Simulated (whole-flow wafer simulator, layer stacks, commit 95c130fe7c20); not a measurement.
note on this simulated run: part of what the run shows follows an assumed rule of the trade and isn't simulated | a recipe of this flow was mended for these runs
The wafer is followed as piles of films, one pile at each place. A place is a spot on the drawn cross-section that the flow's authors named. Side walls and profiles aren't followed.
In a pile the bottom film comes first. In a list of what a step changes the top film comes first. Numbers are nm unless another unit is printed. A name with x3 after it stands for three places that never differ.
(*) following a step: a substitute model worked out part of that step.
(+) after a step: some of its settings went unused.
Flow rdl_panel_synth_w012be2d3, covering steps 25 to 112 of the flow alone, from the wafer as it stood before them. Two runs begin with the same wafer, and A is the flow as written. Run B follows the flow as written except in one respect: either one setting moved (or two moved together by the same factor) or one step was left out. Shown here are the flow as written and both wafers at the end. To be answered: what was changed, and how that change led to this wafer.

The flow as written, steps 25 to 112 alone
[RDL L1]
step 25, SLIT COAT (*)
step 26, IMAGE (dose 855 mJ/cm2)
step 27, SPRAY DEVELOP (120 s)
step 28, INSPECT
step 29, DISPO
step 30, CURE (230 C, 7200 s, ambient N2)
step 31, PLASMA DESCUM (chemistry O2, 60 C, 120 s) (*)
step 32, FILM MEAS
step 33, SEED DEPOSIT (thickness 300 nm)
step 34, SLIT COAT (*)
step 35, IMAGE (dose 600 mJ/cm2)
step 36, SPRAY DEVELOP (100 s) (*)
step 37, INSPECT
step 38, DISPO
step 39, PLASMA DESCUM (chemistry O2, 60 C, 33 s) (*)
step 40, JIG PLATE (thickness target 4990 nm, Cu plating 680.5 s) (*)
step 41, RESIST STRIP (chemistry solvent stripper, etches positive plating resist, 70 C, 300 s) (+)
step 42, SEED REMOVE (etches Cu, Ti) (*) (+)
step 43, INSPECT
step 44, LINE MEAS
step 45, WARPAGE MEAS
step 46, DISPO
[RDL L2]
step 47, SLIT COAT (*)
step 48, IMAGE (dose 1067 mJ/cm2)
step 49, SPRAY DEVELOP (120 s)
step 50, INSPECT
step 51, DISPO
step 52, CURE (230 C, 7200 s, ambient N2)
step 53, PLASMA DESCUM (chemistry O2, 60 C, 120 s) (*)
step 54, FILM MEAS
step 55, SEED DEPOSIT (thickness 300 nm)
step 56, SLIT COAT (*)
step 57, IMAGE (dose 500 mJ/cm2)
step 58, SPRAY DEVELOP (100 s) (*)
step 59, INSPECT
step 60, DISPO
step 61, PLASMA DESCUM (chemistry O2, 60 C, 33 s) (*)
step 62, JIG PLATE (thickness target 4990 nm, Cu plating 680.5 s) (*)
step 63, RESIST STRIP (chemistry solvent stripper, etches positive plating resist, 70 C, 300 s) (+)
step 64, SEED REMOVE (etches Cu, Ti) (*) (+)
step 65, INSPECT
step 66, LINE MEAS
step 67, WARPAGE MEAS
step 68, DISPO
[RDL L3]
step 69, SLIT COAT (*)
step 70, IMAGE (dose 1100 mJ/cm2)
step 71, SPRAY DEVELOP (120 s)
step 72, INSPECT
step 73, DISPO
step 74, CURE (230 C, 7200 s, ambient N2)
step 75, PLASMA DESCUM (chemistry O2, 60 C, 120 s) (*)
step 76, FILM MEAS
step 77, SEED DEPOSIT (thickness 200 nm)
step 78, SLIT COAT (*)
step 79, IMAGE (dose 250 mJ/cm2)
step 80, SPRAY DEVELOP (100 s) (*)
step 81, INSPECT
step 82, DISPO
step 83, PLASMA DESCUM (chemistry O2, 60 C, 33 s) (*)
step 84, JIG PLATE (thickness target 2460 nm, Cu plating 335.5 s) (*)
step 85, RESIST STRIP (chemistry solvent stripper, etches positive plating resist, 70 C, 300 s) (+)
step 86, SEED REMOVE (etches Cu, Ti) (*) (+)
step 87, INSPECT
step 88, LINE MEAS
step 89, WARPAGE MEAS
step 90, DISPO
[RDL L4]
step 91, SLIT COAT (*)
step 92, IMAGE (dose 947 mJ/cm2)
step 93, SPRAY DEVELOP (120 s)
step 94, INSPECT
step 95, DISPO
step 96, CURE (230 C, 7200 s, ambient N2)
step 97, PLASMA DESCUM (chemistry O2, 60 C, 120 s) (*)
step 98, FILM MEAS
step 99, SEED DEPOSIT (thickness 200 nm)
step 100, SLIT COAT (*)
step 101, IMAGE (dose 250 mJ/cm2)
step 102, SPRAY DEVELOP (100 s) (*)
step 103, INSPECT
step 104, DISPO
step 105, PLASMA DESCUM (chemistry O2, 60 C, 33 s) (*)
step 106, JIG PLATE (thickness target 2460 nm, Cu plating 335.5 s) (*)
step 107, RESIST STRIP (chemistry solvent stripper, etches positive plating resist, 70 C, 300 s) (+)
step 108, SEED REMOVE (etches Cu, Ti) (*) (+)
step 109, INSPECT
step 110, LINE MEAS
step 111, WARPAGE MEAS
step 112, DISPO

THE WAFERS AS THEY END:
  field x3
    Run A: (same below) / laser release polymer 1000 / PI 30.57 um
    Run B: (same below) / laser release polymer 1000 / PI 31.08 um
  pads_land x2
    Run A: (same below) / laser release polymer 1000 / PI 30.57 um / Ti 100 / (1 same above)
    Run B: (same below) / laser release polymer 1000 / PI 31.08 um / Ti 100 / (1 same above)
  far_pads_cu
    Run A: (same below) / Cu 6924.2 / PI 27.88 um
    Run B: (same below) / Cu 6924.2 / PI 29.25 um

Cause: step 40, JIG PLATE: Cu plating 986.7 s was run, while the flow as written has Cu plating 680.5 s.

Step by step, how the change led to this:
  step 40, JIG PLATE (thickness target 4990 nm, Cu plating 680.5 s) (*)
      rdl_l1_cu, rdl_l1_land, rdl_l1_via, rdl_l1_rim, rdl_l2_land, rdl_l2_via: A +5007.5 Cu | B +7260.8 Cu
  step 47, SLIT COAT (*)
      rdl_l2_cu, rdl_l2_space: A +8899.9 PI | B +10.03 um PI
      rdl_l1_space: A +9924.5 PI | B +10.95 um PI
      (as well as at 18 more places)
  step 56, SLIT COAT (*)
      rdl_l2_cu, rdl_l2_space: A +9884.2 ILINE-POS-THICK-GRADE-A (new film) | B +10.16 um ILINE-POS-THICK-GRADE-A (new film)
      far_pads_cu: A +9933.1 ILINE-POS-THICK-GRADE-A (new film) | B +10.18 um ILINE-POS-THICK-GRADE-A (new film)
      (as well as at 6 more places)
  step 58, SPRAY DEVELOP (100 s) (*)
      rdl_l2_cu: A -9884.2 ILINE-POS-THICK-GRADE-A (all of it) | B -10.16 um ILINE-POS-THICK-GRADE-A (all of it)
      rdl_l2_land: A -7416.3 ILINE-POS-THICK-GRADE-A (all of it) | B -7106.9 ILINE-POS-THICK-GRADE-A (all of it)
      (as well as at 1 more place)
  step 63, RESIST STRIP (chemistry solvent stripper, etches positive plating resist, 70 C, 300 s) (+)
      far_pads_cu: A -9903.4 ILINE-POS-THICK-GRADE-A (all of it) | B -10.15 um ILINE-POS-THICK-GRADE-A (all of it)
      rdl_l1_cu: A -10.01 um ILINE-POS-THICK-GRADE-A (all of it) | B -9777.2 ILINE-POS-THICK-GRADE-A (all of it)
      (as well as at 4 more places)
  step 69, SLIT COAT (*)
      far_pads_cu: A +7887 PI | B +8112.6 PI
      rdl_l1_cu: A +7912.4 PI | B +7681.6 PI
      (as well as at 7 more places)
  step 78, SLIT COAT (*)
      rdl_l1_land: A +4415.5 ILINE-POS-THICK-GRADE-A (new film) | B +4276.7 ILINE-POS-THICK-GRADE-A (new film)
      rdl_l1_via: A +4607.1 ILINE-POS-THICK-GRADE-A (new film) | B +4370.2 ILINE-POS-THICK-GRADE-A (new film)
      (as well as at 3 more places)
  step 85, RESIST STRIP (chemistry solvent stripper, etches positive plating resist, 70 C, 300 s) (+)
      rdl_l1_land: A -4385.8 ILINE-POS-THICK-GRADE-A (all of it) | B -4247 ILINE-POS-THICK-GRADE-A (all of it)
      rdl_l1_via: A -4577.4 ILINE-POS-THICK-GRADE-A (all of it) | B -4340.5 ILINE-POS-THICK-GRADE-A (all of it)
      (as well as at 3 more places)
  step 91, SLIT COAT (*)
      rdl_l1_land: A +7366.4 PI | B +7183.8 PI
      rdl_l1_via: A +7590 PI | B +7322.6 PI
  step 100, SLIT COAT (*)
      rdl_l1_via: A +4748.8 ILINE-POS-THICK-GRADE-A (new film) | B +4621 ILINE-POS-THICK-GRADE-A (new film)
  step 107, RESIST STRIP (chemistry solvent stripper, etches positive plating resist, 70 C, 300 s) (+)
      rdl_l1_via: A -4719.1 ILINE-POS-THICK-GRADE-A (all of it) | B -4591.3 ILINE-POS-THICK-GRADE-A (all of it)
